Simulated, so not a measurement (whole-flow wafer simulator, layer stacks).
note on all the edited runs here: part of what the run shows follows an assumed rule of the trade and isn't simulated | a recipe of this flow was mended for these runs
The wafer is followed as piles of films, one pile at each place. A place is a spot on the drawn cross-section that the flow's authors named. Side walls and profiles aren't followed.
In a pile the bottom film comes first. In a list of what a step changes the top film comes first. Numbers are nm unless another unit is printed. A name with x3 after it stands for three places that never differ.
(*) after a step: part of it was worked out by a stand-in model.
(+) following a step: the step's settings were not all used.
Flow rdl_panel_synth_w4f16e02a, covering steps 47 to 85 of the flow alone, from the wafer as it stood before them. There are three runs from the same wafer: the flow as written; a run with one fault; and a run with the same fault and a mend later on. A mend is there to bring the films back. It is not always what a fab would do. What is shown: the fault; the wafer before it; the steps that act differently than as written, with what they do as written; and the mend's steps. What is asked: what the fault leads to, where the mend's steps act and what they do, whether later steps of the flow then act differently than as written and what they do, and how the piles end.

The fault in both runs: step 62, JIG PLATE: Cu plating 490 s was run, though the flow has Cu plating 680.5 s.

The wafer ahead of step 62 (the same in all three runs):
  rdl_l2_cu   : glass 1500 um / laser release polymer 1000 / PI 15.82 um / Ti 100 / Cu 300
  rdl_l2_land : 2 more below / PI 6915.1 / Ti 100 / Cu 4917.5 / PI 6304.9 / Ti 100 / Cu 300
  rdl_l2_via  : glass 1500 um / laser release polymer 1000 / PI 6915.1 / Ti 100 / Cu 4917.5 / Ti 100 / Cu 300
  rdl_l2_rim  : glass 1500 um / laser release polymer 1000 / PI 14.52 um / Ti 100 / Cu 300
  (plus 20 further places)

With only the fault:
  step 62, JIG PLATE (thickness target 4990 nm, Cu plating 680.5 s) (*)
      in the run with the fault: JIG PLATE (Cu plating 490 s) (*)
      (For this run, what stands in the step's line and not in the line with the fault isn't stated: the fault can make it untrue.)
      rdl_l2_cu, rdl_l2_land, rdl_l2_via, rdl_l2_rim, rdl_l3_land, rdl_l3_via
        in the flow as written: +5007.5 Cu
        in the run with the fault: +3605.7 Cu
  Steps further on in the flow that do not act as written:
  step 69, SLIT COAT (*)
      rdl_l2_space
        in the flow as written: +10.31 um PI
        in the run with the fault: +9200.2 PI
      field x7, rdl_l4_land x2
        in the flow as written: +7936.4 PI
        in the run with the fault: +7503.1 PI
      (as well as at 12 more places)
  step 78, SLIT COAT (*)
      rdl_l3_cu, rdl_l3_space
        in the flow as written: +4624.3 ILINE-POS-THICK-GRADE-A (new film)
        in the run with the fault: +4527.7 ILINE-POS-THICK-GRADE-A (new film)
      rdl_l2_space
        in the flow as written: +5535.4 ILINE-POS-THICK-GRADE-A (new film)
        in the run with the fault: +5335 ILINE-POS-THICK-GRADE-A (new film)
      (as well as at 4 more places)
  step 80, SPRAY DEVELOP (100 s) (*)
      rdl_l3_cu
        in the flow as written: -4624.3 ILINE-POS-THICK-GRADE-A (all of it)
        in the run with the fault: -4527.7 ILINE-POS-THICK-GRADE-A (all of it)
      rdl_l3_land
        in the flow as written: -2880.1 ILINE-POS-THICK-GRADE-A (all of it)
        in the run with the fault: -2969.9 ILINE-POS-THICK-GRADE-A (all of it)
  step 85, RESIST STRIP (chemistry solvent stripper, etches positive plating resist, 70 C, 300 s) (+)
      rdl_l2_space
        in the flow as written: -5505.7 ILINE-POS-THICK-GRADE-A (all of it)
        in the run with the fault: -5305.3 ILINE-POS-THICK-GRADE-A (all of it)
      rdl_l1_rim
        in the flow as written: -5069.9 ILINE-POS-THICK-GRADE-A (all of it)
        in the run with the fault: -4870 ILINE-POS-THICK-GRADE-A (all of it)
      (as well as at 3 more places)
  By the end, the piles at far_pads_cu, rdl_l1_cu, rdl_l1_land and 11 more depart from the flow's by more than 2% or 0.5 nm, whichever is larger.
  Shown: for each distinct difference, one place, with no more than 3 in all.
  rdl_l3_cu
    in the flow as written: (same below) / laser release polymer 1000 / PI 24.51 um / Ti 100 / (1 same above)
    in the run with the fault: (same below) / laser release polymer 1000 / PI 23.46 um / Ti 100 / (1 same above)
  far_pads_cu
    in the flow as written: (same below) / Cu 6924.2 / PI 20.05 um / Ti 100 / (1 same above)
    in the run with the fault: (same below) / Cu 6924.2 / PI 19.61 um / Ti 100 / (1 same above)
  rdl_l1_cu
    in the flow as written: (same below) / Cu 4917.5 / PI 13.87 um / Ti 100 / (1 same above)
    in the run with the fault: (same below) / Cu 4917.5 / PI 13.44 um / Ti 100 / (1 same above)

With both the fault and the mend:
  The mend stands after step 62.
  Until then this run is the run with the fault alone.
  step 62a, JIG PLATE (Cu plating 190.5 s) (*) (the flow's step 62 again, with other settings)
      rdl_l2_cu, rdl_l2_land, rdl_l2_via, rdl_l2_rim, rdl_l3_land, rdl_l3_via
        +1401.8 Cu
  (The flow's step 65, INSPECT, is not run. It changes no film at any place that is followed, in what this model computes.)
  Later steps of the flow that are run all act as written at every place that is followed.
  The piles end the same as the flow's at every place that both follow.
